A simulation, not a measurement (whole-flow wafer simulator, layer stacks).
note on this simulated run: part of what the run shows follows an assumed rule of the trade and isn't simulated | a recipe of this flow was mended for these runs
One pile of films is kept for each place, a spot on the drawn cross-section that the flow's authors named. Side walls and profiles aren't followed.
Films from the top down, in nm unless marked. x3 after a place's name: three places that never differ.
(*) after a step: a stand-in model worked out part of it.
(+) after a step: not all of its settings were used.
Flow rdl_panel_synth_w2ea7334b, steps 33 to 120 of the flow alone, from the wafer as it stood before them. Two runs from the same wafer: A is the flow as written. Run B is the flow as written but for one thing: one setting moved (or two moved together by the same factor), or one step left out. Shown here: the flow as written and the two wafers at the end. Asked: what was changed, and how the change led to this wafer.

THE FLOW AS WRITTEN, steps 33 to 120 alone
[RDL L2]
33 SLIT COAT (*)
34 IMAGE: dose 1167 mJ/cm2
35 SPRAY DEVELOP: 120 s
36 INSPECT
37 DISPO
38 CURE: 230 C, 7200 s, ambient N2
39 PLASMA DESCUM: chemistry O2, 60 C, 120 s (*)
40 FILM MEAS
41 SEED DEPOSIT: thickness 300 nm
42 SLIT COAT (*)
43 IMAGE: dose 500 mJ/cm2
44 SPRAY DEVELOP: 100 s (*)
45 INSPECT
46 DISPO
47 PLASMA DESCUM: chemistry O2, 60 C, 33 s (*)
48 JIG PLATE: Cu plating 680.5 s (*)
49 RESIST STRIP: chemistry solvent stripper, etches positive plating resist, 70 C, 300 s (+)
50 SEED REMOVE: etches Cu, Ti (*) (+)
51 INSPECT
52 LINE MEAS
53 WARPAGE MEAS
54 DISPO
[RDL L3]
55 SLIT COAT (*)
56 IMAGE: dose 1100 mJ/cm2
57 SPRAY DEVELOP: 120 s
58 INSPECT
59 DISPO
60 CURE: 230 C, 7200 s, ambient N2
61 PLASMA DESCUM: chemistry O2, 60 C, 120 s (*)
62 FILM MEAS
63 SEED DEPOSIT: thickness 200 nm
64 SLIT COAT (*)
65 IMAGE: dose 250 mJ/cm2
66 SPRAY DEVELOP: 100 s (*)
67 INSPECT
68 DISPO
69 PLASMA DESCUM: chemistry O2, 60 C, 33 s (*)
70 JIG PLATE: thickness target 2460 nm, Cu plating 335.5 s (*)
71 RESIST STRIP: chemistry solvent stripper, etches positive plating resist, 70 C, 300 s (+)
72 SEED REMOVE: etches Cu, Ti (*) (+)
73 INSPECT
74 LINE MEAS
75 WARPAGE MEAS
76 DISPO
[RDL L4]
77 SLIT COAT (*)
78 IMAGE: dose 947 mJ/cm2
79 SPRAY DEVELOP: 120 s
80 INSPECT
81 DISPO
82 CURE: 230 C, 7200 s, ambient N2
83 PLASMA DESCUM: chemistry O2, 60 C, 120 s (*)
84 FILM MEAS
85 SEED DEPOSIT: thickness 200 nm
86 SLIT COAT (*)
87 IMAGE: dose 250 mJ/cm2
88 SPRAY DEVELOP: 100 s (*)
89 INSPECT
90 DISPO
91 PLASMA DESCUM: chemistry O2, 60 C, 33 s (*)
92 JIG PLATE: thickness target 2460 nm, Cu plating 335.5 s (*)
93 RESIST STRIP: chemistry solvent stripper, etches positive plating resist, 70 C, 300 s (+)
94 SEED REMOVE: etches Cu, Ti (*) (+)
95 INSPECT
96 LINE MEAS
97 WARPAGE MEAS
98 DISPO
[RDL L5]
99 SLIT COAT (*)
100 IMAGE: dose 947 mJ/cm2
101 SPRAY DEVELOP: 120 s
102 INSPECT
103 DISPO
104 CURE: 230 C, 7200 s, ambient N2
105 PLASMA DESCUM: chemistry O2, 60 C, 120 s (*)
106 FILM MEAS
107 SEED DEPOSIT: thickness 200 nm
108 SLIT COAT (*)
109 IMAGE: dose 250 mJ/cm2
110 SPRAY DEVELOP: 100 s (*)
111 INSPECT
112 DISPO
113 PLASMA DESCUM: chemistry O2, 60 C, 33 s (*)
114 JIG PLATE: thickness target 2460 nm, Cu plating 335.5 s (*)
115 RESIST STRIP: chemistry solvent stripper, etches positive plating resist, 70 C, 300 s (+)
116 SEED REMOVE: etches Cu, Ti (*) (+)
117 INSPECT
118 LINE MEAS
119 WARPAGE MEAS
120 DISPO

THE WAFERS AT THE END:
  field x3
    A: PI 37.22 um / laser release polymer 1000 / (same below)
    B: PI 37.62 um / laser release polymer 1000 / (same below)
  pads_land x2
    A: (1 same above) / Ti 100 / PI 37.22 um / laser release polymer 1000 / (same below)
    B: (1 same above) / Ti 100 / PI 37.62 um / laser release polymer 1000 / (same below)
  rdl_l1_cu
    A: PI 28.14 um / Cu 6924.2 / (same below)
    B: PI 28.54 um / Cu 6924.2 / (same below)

The cause: step 48, JIG PLATE: Cu plating 843.8 s was run, where the flow has Cu plating 680.5 s.

How the change led to this, step by step:
  48 JIG PLATE: Cu plating 680.5 s (*)
      rdl_l2_cu, rdl_l2_land, rdl_l2_via, rdl_l2_rim, rdl_l3_land, rdl_l3_via: A Cu +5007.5 | B Cu +6209.2
  55 SLIT COAT (*)
      rdl_l3_cu, rdl_l3_space: A PI +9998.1 | B PI +10.95 um
      rdl_l1_rim: A PI +9173.5 | B PI +10.08 um
      (and at 20 more places)
  64 SLIT COAT (*)
      rdl_l2_via: A ILINE-POS-THICK-GRADE-A +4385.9 (new film) | B ILINE-POS-THICK-GRADE-A +4244.5 (new film)
      rdl_l3_land: A ILINE-POS-THICK-GRADE-A +2880.1 (new film) | B ILINE-POS-THICK-GRADE-A +2817.5 (new film)
  66 SPRAY DEVELOP: 100 s (*)
      rdl_l3_land: A ILINE-POS-THICK-GRADE-A -2880.1 (all of it) | B ILINE-POS-THICK-GRADE-A -2817.5 (all of it)
  71 RESIST STRIP: chemistry solvent stripper, etches positive plating resist, 70 C, 300 s (+)
      rdl_l2_via: A ILINE-POS-THICK-GRADE-A -4356.2 (all of it) | B ILINE-POS-THICK-GRADE-A -4214.8 (all of it)
  77 SLIT COAT (*)
      rdl_l3_land: A PI +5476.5 (new film) | B PI +5355.9 (new film)
      rdl_l3_via: A PI +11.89 um (new film) | B PI +11.73 um (new film)
